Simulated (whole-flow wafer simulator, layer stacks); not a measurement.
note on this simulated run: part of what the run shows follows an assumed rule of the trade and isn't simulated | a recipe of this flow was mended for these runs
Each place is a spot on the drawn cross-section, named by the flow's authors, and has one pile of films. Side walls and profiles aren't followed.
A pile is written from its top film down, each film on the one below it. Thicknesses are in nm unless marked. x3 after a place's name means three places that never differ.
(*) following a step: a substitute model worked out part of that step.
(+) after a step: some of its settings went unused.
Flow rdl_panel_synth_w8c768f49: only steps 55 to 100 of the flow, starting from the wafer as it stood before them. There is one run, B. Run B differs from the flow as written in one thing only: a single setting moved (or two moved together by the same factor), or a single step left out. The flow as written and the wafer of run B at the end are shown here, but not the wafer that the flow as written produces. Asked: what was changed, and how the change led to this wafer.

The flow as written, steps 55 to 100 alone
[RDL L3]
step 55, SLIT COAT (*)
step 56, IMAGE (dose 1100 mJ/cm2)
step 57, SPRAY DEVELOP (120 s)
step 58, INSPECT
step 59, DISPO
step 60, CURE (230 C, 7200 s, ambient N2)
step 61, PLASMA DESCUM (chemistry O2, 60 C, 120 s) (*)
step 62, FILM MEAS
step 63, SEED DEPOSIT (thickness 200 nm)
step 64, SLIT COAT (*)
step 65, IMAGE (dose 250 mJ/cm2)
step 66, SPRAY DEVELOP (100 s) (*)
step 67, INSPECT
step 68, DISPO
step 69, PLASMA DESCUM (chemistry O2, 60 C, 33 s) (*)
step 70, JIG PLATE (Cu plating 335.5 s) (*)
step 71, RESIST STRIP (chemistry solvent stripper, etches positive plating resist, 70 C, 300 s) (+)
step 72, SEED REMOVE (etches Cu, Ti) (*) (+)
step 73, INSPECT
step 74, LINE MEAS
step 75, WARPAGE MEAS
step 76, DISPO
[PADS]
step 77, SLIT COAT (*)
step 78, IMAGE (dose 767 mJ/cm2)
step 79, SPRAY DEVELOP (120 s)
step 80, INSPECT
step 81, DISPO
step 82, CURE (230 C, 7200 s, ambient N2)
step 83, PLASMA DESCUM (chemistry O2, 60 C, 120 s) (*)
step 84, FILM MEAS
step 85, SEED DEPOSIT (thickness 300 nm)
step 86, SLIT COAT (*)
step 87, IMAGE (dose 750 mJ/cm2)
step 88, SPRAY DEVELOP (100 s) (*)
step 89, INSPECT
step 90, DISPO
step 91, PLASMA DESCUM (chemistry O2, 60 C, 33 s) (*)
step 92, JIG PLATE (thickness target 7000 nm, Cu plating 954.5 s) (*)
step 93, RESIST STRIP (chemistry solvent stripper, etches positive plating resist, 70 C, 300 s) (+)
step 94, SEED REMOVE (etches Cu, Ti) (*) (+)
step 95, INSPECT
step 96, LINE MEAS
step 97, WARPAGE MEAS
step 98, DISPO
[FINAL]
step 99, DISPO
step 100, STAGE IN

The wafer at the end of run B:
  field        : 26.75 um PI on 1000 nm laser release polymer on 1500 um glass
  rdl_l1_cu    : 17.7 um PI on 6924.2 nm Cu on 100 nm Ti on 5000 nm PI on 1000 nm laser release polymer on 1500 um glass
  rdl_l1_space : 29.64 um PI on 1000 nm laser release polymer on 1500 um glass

Cause: step 70, JIG PLATE: Cu plating 281.8 s was run, though the flow has Cu plating 335.5 s.

How this came from the change, step by step:
  step 70, JIG PLATE (Cu plating 335.5 s) (*)
      rdl_l3_cu, rdl_l3_land, rdl_l3_via, pads_land, pads_via: +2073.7 Cu (in the flow as written it would be: +2468.8 Cu)
  step 77, SLIT COAT (*)
      field: +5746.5 PI (in the flow as written it would be: +5893.8 PI)
      rdl_l1_cu: +5627.1 PI (in the flow as written it would be: +5773.5 PI)
      (as well as at 13 more places)
  step 86, SLIT COAT (*)
      rdl_l2_space: +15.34 um ILINE-POS-THICK-GRADE-A (new film) (in the flow as written it would be: +15.33 um ILINE-POS-THICK-GRADE-A (new film))
      rdl_l3_cu: +15.16 um ILINE-POS-THICK-GRADE-A (new film) (in the flow as written it would be: +15.28 um ILINE-POS-THICK-GRADE-A (new film))
      (as well as at 8 more places)
  step 88, SPRAY DEVELOP (100 s) (*)
      pads_cu: -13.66 um ILINE-POS-THICK-GRADE-A (all of it) (in the flow as written it would be: -13.68 um ILINE-POS-THICK-GRADE-A (all of it))
      pads_land: -13.14 um ILINE-POS-THICK-GRADE-A (all of it) (in the flow as written it would be: -13.11 um ILINE-POS-THICK-GRADE-A (all of it))
      (as well as at 1 more place)
  step 93, RESIST STRIP (chemistry solvent stripper, etches positive plating resist, 70 C, 300 s) (+)
      rdl_l2_space: -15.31 um ILINE-POS-THICK-GRADE-A (all of it) (in the flow as written it would be: -15.3 um ILINE-POS-THICK-GRADE-A (all of it))
      rdl_l3_cu: -15.13 um ILINE-POS-THICK-GRADE-A (all of it) (in the flow as written it would be: -15.25 um ILINE-POS-THICK-GRADE-A (all of it))
      (as well as at 5 more places)
